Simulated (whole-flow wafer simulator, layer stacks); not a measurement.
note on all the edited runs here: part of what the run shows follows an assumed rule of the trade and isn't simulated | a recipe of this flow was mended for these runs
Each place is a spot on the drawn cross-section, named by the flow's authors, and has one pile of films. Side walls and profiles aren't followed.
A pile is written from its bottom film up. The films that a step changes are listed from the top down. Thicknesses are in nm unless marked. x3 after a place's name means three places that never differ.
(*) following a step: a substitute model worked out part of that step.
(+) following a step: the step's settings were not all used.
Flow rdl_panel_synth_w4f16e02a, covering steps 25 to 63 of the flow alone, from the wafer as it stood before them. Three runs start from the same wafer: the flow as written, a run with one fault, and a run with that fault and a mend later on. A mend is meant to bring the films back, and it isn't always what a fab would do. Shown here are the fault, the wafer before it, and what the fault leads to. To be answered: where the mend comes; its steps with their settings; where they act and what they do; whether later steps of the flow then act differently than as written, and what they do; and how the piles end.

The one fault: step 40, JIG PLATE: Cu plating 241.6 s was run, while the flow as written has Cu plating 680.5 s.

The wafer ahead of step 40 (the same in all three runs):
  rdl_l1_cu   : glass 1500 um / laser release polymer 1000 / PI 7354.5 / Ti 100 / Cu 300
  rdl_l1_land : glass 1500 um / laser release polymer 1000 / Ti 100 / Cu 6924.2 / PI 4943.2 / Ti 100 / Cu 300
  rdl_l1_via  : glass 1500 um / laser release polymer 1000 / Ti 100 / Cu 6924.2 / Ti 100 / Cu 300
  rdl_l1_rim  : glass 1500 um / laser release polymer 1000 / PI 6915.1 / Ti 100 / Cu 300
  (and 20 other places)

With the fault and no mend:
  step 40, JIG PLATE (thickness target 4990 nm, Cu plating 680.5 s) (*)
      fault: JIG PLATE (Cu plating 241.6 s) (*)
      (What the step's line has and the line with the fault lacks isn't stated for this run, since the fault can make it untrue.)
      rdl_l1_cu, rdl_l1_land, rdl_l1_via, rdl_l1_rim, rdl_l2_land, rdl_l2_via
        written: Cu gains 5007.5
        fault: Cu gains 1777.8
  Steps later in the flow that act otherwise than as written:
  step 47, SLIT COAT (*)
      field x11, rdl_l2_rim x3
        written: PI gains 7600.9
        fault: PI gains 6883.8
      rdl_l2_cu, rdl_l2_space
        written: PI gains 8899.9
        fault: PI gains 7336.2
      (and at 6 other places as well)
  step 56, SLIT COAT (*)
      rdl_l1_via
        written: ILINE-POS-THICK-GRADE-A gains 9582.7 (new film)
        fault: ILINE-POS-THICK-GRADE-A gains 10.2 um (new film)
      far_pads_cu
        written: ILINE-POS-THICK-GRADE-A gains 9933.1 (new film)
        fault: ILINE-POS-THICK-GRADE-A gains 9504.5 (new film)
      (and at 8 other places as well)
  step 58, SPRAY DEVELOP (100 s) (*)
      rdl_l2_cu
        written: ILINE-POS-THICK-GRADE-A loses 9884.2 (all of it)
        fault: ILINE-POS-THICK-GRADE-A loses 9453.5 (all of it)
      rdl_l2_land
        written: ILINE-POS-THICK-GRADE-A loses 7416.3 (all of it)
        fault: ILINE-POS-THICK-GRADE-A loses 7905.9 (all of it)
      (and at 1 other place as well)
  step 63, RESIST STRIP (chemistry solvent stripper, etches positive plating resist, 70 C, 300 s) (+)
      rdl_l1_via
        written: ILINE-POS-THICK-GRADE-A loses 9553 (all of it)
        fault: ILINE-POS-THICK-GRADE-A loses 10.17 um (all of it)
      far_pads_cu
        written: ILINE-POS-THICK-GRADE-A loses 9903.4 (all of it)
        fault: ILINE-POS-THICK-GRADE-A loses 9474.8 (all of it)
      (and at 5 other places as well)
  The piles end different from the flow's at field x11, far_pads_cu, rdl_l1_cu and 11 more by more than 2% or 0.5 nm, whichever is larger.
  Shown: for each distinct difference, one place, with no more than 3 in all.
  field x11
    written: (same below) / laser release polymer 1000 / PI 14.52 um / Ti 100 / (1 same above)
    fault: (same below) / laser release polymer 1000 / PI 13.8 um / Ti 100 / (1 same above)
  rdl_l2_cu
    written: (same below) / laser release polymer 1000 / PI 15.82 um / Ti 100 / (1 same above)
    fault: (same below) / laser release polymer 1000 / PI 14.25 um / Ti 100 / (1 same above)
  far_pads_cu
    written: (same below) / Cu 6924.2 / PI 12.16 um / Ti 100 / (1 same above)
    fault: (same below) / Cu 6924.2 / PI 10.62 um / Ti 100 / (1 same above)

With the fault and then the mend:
  The mend follows step 40.
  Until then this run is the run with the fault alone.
  step 40a, JIG PLATE (Cu plating 438.9 s) (*) (the flow's step 40, run once more with other settings)
      rdl_l1_cu, rdl_l1_land, rdl_l1_via, rdl_l1_rim, rdl_l2_land, rdl_l2_via
        Cu gains 3229.7
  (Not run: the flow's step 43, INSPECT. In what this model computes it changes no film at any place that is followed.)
  None of the later steps of the flow acts differently than as written at any place that is followed.
  The piles end the same as the flow's at every place that both follow.
